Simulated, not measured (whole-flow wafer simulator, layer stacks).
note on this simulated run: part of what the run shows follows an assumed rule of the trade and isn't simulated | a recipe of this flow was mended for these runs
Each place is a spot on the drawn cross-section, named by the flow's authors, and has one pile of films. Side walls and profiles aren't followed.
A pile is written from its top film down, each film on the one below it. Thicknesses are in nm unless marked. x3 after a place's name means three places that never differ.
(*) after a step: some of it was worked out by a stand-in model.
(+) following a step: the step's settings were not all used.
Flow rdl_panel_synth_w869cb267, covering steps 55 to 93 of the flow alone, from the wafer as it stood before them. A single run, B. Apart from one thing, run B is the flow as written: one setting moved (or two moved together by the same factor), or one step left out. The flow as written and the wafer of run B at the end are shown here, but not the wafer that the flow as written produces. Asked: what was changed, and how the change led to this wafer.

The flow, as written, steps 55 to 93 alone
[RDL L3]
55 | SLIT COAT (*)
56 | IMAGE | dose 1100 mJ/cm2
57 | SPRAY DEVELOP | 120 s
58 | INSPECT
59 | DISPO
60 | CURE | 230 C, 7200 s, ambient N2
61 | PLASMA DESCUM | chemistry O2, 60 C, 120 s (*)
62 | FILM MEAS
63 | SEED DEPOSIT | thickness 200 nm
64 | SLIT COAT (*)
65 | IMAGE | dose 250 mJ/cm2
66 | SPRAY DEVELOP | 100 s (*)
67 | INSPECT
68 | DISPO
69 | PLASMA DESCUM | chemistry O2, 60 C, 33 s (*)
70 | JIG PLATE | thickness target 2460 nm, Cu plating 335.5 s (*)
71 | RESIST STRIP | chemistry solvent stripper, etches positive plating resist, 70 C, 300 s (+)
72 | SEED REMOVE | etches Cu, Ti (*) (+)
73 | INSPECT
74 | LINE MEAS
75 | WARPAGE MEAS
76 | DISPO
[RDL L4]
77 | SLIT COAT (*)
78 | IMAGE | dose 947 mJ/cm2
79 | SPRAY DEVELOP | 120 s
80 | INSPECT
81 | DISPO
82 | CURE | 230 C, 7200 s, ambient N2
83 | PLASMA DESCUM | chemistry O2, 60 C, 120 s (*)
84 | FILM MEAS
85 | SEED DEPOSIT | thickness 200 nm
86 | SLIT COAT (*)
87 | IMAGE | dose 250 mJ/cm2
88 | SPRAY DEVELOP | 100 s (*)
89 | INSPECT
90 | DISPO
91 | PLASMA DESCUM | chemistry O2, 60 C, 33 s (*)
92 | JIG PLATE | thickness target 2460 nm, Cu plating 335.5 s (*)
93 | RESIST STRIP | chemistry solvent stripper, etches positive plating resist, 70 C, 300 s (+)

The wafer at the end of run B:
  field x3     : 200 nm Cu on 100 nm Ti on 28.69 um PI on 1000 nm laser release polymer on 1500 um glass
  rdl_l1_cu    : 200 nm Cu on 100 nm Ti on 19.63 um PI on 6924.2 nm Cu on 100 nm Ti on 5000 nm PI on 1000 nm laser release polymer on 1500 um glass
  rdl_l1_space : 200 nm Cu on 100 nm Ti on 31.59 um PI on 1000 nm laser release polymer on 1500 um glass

Cause: step 70, JIG PLATE: Cu plating 251.3 s was run, though the flow has Cu plating 335.5 s.

How this came from the change, step by step:
  70 | JIG PLATE | thickness target 2460 nm, Cu plating 335.5 s (*)
      rdl_l3_cu, rdl_l3_land, rdl_l3_via, rdl_l4_land, rdl_l4_via: +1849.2 Cu (it would be, as written: +2468.8 Cu)
  77 | SLIT COAT (*)
      field x3, pads_land x2: +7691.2 PI (it would be, as written: +8112.6 PI)
      rdl_l1_cu: +7560 PI (it would be, as written: +7979.2 PI)
      (as well as at 13 more places)
  86 | SLIT COAT (*)
      rdl_l3_land: +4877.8 ILINE-POS-THICK-GRADE-A (new film) (it would be, as written: +4693.2 ILINE-POS-THICK-GRADE-A (new film))
      rdl_l3_via: +4867.8 ILINE-POS-THICK-GRADE-A (new film) (it would be, as written: +4627.8 ILINE-POS-THICK-GRADE-A (new film))
  93 | RESIST STRIP | chemistry solvent stripper, etches positive plating resist, 70 C, 300 s (+)
      rdl_l3_land: -4848.1 ILINE-POS-THICK-GRADE-A (all of it) (it would be, as written: -4663.5 ILINE-POS-THICK-GRADE-A (all of it))
      rdl_l3_via: -4838.1 ILINE-POS-THICK-GRADE-A (all of it) (it would be, as written: -4598.1 ILINE-POS-THICK-GRADE-A (all of it))
